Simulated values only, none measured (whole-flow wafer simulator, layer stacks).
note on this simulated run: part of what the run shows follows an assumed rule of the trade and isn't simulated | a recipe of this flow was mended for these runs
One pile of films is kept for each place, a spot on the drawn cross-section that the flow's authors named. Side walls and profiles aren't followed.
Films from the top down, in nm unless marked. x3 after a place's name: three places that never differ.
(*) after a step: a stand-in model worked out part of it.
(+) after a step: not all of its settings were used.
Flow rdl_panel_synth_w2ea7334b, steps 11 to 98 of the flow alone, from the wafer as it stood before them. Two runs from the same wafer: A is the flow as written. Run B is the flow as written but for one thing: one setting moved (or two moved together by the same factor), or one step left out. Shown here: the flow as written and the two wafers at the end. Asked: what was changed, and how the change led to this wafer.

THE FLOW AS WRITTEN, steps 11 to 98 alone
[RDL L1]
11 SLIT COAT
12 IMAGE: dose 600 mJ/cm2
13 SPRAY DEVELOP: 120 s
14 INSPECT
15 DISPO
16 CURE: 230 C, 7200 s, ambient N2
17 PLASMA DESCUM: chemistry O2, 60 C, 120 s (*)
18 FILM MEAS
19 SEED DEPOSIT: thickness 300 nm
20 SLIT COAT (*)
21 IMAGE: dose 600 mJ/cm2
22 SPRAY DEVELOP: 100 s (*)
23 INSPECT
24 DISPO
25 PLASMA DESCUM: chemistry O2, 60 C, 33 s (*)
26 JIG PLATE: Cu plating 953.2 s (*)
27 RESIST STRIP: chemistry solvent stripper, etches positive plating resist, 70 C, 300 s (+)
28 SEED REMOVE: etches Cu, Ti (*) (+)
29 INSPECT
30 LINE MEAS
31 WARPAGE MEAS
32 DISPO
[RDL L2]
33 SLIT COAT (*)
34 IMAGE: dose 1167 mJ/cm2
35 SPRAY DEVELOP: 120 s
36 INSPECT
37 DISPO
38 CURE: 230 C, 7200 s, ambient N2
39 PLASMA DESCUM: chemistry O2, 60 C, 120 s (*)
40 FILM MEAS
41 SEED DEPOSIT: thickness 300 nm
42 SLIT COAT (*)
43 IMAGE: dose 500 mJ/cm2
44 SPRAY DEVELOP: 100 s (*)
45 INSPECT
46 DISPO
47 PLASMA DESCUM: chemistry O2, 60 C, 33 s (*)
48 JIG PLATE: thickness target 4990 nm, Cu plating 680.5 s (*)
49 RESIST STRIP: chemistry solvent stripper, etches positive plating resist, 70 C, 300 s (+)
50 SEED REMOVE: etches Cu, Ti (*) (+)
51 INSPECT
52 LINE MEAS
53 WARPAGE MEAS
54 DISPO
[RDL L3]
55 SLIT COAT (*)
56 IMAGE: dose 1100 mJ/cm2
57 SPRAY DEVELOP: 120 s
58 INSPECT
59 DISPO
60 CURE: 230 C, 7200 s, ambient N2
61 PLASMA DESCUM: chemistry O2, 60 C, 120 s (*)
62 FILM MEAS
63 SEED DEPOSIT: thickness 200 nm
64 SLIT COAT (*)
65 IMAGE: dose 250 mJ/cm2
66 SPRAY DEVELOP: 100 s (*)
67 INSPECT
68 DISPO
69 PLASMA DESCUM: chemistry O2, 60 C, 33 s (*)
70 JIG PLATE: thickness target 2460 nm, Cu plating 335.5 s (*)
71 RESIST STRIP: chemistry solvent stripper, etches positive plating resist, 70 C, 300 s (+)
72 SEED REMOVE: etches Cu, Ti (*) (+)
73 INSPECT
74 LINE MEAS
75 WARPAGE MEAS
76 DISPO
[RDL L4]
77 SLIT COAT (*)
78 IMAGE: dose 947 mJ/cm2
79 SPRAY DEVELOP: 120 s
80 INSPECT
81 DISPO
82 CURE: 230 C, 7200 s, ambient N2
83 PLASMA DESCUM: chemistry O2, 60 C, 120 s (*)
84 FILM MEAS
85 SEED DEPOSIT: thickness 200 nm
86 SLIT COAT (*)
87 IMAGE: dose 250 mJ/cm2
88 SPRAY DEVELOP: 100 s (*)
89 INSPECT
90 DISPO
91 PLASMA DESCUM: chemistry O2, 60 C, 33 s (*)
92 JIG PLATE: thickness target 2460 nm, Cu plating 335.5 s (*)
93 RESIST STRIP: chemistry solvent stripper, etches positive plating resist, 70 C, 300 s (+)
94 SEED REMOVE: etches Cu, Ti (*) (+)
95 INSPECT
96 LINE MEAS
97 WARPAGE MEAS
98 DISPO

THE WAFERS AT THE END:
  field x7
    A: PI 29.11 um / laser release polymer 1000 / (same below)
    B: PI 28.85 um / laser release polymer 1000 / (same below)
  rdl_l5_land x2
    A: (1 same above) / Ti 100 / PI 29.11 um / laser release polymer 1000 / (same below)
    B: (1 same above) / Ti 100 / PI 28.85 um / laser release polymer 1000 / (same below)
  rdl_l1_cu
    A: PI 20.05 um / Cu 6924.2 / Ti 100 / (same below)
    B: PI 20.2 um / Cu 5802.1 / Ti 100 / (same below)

The cause: step 26, JIG PLATE: Cu plating 800.7 s was run, where the flow has Cu plating 953.2 s.

How the change led to this, step by step:
  26 JIG PLATE: Cu plating 953.2 s (*)
      rdl_l1_cu, rdl_l1_via, rdl_l1_rim, rdl_l2_land, rdl_l2_via: A Cu +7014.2 | B Cu +5892.1
  33 SLIT COAT (*)
      rdl_l1_space: A PI +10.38 um | B PI +9615.5
      field x7, rdl_l3_cu, rdl_l3_space and 9 more: A PI +8062.5 | B PI +7802.8
      (and at 4 more places)
  42 SLIT COAT (*)
      rdl_l2_cu, rdl_l2_space: A ILINE-POS-THICK-GRADE-A +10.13 um (new film) | B ILINE-POS-THICK-GRADE-A +9993.5 (new film)
      rdl_l1_space: A ILINE-POS-THICK-GRADE-A +10.52 um (new film) | B ILINE-POS-THICK-GRADE-A +10.37 um (new film)
      (and at 3 more places)
  44 SPRAY DEVELOP: 100 s (*)
      rdl_l2_cu: A ILINE-POS-THICK-GRADE-A -10.13 um (all of it) | B ILINE-POS-THICK-GRADE-A -9993.5 (all of it)
      rdl_l2_land: A ILINE-POS-THICK-GRADE-A -7139.5 (all of it) | B ILINE-POS-THICK-GRADE-A -7291.8 (all of it)
      (and at 1 more place)
  49 RESIST STRIP: chemistry solvent stripper, etches positive plating resist, 70 C, 300 s (+)
      rdl_l2_space: A ILINE-POS-THICK-GRADE-A -10.1 um (all of it) | B ILINE-POS-THICK-GRADE-A -9963.8 (all of it)
      rdl_l1_space: A ILINE-POS-THICK-GRADE-A -10.49 um (all of it) | B ILINE-POS-THICK-GRADE-A -10.34 um (all of it)
      (and at 1 more place)
  55 SLIT COAT (*)
      rdl_l2_cu: A PI +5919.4 (new film) | B PI +5798.1 (new film)
      rdl_l2_space: A PI +10.58 um | B PI +10.44 um
      (and at 2 more places)
